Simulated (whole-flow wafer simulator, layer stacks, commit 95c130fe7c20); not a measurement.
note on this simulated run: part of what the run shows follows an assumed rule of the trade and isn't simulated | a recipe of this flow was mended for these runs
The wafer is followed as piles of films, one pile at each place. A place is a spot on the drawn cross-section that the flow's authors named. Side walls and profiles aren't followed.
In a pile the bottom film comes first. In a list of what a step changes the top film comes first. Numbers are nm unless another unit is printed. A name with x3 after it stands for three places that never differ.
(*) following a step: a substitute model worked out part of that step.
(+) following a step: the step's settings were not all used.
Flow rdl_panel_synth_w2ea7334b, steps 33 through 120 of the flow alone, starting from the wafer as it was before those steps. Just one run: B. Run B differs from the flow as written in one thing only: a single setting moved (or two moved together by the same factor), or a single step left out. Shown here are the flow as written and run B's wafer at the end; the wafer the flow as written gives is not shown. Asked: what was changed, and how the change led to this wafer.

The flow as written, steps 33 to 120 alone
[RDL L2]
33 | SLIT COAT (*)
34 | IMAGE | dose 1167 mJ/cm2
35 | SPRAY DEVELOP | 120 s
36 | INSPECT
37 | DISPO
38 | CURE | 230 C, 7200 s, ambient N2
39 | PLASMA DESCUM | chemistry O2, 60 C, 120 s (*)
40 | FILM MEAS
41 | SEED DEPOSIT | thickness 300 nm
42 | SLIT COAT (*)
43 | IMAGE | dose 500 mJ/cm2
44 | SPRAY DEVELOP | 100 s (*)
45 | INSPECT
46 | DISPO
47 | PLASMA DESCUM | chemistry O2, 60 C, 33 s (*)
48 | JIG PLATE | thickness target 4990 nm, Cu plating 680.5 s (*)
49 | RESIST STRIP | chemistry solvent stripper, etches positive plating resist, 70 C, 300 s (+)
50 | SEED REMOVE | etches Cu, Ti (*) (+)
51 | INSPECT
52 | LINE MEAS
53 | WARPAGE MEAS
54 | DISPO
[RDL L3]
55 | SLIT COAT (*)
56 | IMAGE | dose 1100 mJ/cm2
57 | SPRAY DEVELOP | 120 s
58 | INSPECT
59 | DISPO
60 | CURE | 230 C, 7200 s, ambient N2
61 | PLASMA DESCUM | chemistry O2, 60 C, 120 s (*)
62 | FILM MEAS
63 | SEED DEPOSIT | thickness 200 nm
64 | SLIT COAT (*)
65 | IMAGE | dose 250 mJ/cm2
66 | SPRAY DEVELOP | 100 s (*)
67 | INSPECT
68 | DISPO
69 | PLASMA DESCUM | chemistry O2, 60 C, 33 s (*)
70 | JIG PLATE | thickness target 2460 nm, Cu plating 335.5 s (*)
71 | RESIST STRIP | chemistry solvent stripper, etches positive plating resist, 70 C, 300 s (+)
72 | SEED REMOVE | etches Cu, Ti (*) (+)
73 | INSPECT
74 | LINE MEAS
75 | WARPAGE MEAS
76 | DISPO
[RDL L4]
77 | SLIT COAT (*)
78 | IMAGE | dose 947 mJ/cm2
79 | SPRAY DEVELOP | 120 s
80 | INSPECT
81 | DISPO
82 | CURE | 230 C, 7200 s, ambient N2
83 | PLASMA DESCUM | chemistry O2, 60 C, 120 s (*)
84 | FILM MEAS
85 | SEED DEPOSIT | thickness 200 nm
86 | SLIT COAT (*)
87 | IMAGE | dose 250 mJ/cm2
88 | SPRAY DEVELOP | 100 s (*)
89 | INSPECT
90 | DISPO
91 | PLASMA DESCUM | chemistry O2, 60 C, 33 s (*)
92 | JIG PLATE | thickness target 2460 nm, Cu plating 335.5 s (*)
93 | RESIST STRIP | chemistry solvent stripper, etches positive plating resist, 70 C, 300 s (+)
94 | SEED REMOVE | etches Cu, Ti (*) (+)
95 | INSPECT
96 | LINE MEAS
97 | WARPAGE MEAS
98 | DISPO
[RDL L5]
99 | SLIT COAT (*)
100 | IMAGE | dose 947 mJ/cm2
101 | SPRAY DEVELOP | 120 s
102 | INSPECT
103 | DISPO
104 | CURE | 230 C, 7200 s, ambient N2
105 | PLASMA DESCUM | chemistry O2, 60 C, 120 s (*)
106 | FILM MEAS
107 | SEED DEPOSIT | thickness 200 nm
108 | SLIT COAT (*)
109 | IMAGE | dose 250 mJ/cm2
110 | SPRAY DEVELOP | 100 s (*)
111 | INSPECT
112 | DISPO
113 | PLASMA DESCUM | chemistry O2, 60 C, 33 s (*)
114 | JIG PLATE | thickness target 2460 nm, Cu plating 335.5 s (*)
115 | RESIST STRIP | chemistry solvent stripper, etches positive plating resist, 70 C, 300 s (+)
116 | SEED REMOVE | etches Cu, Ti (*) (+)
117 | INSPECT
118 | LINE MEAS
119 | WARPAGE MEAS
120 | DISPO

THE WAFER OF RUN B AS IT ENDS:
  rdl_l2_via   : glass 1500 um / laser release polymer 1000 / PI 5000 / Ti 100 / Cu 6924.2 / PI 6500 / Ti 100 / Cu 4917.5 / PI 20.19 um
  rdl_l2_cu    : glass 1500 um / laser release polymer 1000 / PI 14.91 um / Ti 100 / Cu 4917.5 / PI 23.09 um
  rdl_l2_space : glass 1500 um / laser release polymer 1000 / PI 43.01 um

Cause: step 35, SPRAY DEVELOP: 120 s, was omitted.

Step by step, how the change led to this:
  42 | SLIT COAT (*)
      rdl_l2_via: +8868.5 ILINE-POS-THICK-GRADE-A (new film) (as written it would have been: +12.5 um ILINE-POS-THICK-GRADE-A (new film))
      rdl_l2_cu, rdl_l2_space: +10.93 um ILINE-POS-THICK-GRADE-A (new film) (as written it would have been: +10.13 um ILINE-POS-THICK-GRADE-A (new film))
      (also at 2 further places)
  44 | SPRAY DEVELOP | 100 s (*)
      rdl_l2_via: -8868.5 ILINE-POS-THICK-GRADE-A (all of it) (as written it would have been: -12.5 um ILINE-POS-THICK-GRADE-A (all of it))
      rdl_l2_cu: -10.93 um ILINE-POS-THICK-GRADE-A (all of it) (as written it would have been: -10.13 um ILINE-POS-THICK-GRADE-A (all of it))
      (also at 1 further place)
  49 | RESIST STRIP | chemistry solvent stripper, etches positive plating resist, 70 C, 300 s (+)
      rdl_l2_space: -10.9 um ILINE-POS-THICK-GRADE-A (all of it) (as written it would have been: -10.1 um ILINE-POS-THICK-GRADE-A (all of it))
      rdl_l1_rim: -9357.3 ILINE-POS-THICK-GRADE-A (all of it) (as written it would have been: -8208.7 ILINE-POS-THICK-GRADE-A (all of it))
  55 | SLIT COAT (*)
      rdl_l2_via: +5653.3 PI (new film) (as written it would have been: +10.74 um PI (new film))
      rdl_l2_cu: +6171.9 PI (new film) (as written it would have been: +5919.4 PI (new film))
      (also at 3 further places)
  64 | SLIT COAT (*)
      rdl_l2_cu: +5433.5 ILINE-POS-THICK-GRADE-A (new film) (as written it would have been: +5291.3 ILINE-POS-THICK-GRADE-A (new film))
      rdl_l2_space: +5770.5 ILINE-POS-THICK-GRADE-A (new film) (as written it would have been: +5624.6 ILINE-POS-THICK-GRADE-A (new film))
      (also at 3 further places)
  71 | RESIST STRIP | chemistry solvent stripper, etches positive plating resist, 70 C, 300 s (+)
      rdl_l2_cu: -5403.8 ILINE-POS-THICK-GRADE-A (all of it) (as written it would have been: -5261.6 ILINE-POS-THICK-GRADE-A (all of it))
      rdl_l2_space: -5740.8 ILINE-POS-THICK-GRADE-A (all of it) (as written it would have been: -5594.9 ILINE-POS-THICK-GRADE-A (all of it))
      (also at 3 further places)
  77 | SLIT COAT (*)
      rdl_l2_land: +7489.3 PI (as written it would have been: +7209.8 PI)
      rdl_l2_via: +6942 PI (as written it would have been: +7515 PI)
  86 | SLIT COAT (*)
      rdl_l2_via: +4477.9 ILINE-POS-THICK-GRADE-A (new film) (as written it would have been: +4655.1 ILINE-POS-THICK-GRADE-A (new film))
  93 | RESIST STRIP | chemistry solvent stripper, etches positive plating resist, 70 C, 300 s (+)
      rdl_l2_via: -4448.2 ILINE-POS-THICK-GRADE-A (all of it) (as written it would have been: -4625.4 ILINE-POS-THICK-GRADE-A (all of it))
  99 | SLIT COAT (*)
      rdl_l2_via: +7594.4 PI (as written it would have been: +7775.6 PI)
Taking metal films that touch as one body, rdl_l2_via has 2 bodies (between them, from the top down: PI 6500); the flow as written gives 1 body.
